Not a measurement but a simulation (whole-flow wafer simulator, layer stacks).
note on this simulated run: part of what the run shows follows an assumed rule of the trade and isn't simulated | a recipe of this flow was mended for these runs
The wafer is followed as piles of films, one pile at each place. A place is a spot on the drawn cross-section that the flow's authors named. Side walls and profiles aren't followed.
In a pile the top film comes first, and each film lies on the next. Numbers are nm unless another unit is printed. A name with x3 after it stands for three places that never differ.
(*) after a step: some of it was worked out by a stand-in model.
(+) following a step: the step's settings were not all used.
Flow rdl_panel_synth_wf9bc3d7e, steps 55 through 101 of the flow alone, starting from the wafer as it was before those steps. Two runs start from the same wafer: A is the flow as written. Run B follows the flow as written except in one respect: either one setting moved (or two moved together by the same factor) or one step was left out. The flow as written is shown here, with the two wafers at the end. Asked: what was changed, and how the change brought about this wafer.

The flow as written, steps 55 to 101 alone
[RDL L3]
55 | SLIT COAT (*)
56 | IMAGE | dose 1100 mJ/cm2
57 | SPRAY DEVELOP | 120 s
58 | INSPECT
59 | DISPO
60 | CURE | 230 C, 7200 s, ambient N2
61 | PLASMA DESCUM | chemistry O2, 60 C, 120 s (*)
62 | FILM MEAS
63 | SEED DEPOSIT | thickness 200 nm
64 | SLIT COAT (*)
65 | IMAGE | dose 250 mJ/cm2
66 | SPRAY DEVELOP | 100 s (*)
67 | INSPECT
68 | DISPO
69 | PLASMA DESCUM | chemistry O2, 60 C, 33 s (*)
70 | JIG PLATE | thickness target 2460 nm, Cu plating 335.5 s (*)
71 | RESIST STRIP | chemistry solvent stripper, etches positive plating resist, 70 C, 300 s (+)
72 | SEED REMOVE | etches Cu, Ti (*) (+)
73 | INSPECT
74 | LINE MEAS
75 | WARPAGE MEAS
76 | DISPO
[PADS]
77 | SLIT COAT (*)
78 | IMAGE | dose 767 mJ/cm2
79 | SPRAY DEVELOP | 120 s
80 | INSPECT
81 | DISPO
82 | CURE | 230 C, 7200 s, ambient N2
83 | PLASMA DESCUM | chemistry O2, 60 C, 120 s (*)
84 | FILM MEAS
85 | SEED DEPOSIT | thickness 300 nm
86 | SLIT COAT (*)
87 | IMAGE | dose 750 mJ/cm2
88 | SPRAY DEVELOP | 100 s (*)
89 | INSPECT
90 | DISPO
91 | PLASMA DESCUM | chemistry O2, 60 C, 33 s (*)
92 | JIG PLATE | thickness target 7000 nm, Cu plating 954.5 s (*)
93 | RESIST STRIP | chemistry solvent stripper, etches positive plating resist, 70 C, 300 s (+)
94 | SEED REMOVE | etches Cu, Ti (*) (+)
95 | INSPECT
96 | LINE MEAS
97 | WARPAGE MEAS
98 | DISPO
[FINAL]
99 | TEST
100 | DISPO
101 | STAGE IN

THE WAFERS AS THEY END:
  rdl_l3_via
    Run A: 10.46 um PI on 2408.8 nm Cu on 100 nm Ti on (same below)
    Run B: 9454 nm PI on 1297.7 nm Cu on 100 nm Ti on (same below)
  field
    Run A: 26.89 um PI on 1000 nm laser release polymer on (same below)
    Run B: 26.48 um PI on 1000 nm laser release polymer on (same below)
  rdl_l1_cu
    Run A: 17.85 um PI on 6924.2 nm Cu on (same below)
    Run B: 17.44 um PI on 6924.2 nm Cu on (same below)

What caused this: step 70, JIG PLATE: Cu plating 184.5 s was run, whereas the flow has Cu plating 335.5 s.

The path from the change to this, step by step:
  70 | JIG PLATE | thickness target 2460 nm, Cu plating 335.5 s (*)
      rdl_l3_cu, rdl_l3_land, rdl_l3_via, pads_land, pads_via: A Cu gains 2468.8 | B Cu gains 1357.7
  77 | SLIT COAT (*)
      rdl_l3_via: A PI gains 10.46 um (new film) | B PI gains 9454 (new film)
      field: A PI gains 5893.8 | B PI gains 5485.9
      (and at 14 other places as well)
  86 | SLIT COAT (*)
      rdl_l2_space: A ILINE-POS-THICK-GRADE-A gains 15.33 um (new film) | B ILINE-POS-THICK-GRADE-A gains 15.34 um (new film)
      rdl_l2_land: A ILINE-POS-THICK-GRADE-A gains 14.62 um (new film) | B ILINE-POS-THICK-GRADE-A gains 14.61 um (new film)
      (and at 9 other places as well)
  88 | SPRAY DEVELOP | 100 s (*)
      pads_cu: A ILINE-POS-THICK-GRADE-A loses 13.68 um (all of it) | B ILINE-POS-THICK-GRADE-A loses 13.62 um (all of it)
      pads_land: A ILINE-POS-THICK-GRADE-A loses 13.11 um (all of it) | B ILINE-POS-THICK-GRADE-A loses 13.21 um (all of it)
      (and at 1 other place as well)
  92 | JIG PLATE | thickness target 7000 nm, Cu plating 954.5 s (*)
      pads_via: A Au/Ni/Cu gains 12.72 um (new film) | B Au/Ni/Cu gains 12.86 um (new film)
  93 | RESIST STRIP | chemistry solvent stripper, etches positive plating resist, 70 C, 300 s (+)
      rdl_l2_cu: A ILINE-POS-THICK-GRADE-A loses 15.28 um (all of it) | B ILINE-POS-THICK-GRADE-A loses 15.29 um (all of it)
      rdl_l2_space: A ILINE-POS-THICK-GRADE-A loses 15.3 um (all of it) | B ILINE-POS-THICK-GRADE-A loses 15.31 um (all of it)
      (and at 7 other places as well)
